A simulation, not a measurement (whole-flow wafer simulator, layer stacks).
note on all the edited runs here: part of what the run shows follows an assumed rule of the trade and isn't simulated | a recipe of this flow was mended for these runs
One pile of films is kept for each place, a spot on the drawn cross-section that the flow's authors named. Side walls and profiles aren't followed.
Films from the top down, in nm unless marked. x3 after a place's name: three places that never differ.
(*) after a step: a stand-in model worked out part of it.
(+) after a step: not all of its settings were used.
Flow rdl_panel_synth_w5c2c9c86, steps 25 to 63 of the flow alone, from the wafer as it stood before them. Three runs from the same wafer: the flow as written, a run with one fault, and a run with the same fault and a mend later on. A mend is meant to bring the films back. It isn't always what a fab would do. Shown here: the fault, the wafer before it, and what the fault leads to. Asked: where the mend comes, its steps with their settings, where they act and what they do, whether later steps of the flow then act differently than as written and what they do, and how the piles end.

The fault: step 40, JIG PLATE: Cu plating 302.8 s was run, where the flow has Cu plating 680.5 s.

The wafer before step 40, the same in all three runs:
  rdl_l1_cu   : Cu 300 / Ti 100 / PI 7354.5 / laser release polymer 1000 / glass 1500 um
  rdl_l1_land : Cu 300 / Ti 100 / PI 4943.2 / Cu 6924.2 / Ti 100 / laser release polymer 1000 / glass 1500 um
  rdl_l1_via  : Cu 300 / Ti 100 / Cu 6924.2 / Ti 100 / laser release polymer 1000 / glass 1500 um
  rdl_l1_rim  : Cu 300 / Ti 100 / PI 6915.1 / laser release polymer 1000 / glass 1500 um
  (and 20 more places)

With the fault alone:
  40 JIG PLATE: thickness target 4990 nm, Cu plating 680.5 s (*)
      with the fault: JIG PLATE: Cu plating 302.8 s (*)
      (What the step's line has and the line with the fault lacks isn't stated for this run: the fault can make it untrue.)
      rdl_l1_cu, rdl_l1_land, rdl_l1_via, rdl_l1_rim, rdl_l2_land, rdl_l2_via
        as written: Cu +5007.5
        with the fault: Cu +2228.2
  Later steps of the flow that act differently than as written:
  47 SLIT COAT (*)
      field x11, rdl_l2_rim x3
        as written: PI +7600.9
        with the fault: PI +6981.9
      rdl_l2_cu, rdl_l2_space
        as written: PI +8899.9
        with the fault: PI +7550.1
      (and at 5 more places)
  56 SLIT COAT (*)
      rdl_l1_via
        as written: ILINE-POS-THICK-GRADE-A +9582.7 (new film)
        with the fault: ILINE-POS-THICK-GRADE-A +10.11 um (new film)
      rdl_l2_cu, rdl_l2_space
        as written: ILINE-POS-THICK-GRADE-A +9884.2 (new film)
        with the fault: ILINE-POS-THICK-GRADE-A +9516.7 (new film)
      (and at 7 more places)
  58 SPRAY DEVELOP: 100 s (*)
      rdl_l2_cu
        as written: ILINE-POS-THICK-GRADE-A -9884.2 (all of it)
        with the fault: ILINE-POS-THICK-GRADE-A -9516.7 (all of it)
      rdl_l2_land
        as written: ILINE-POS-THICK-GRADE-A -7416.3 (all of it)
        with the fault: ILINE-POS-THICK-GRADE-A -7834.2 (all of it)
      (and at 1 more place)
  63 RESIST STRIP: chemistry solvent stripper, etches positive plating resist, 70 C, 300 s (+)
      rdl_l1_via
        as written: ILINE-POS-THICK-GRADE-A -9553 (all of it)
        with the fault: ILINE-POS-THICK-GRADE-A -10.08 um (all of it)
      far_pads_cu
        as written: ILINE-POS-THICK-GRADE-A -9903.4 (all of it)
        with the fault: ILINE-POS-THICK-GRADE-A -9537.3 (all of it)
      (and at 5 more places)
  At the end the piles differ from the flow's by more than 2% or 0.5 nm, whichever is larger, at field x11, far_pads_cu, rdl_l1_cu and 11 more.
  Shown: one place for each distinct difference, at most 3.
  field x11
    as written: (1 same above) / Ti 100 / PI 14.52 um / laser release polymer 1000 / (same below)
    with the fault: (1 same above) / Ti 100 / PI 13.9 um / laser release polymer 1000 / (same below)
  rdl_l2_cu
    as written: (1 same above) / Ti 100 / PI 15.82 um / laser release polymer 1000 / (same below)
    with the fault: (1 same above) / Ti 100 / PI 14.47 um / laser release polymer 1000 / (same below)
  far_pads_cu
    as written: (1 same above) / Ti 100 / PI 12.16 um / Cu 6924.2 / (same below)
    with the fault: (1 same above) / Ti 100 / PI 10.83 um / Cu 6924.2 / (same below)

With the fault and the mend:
  The mend comes after step 40.
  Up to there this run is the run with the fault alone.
  40a JIG PLATE: Cu plating 377.7 s (*) (the flow's step 40 once more, with other settings)
      rdl_l1_cu, rdl_l1_land, rdl_l1_via, rdl_l1_rim, rdl_l2_land, rdl_l2_via
        Cu +2779.4
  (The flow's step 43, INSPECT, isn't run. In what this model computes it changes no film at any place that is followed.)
  No later step of the flow acts differently than as written at any place that is followed.
  At the end the piles are the same as the flow's at every place that both follow.
